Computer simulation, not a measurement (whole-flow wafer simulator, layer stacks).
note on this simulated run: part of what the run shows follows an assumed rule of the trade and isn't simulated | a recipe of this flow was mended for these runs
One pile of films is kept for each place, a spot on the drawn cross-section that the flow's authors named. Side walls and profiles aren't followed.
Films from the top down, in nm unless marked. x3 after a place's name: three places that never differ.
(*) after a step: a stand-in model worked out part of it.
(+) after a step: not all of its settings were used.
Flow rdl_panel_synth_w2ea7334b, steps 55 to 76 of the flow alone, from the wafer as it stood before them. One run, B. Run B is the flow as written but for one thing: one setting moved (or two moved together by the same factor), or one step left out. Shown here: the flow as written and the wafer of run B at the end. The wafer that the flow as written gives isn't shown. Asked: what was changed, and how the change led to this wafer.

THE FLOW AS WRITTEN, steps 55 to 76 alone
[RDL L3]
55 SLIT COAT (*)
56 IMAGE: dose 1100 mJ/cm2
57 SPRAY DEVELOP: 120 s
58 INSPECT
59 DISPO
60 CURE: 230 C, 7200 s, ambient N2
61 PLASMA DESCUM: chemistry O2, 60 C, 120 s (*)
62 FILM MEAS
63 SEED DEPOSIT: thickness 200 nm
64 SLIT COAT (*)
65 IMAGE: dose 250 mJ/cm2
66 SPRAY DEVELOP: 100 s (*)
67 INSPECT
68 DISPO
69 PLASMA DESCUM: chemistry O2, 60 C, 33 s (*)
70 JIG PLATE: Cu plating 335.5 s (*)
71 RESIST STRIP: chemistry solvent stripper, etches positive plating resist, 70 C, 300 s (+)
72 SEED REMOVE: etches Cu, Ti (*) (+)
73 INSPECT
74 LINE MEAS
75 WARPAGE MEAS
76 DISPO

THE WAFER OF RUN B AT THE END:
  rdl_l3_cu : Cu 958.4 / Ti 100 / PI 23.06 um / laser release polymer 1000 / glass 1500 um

The cause: step 70, JIG PLATE: Cu plating 138.4 s was run, where the flow has Cu plating 335.5 s.

How the change led to this, step by step:
  70 JIG PLATE: Cu plating 335.5 s (*)
      rdl_l3_cu, rdl_l3_land, rdl_l3_via, rdl_l4_land x2: Cu +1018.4 (as written it would be: Cu +2468.8)
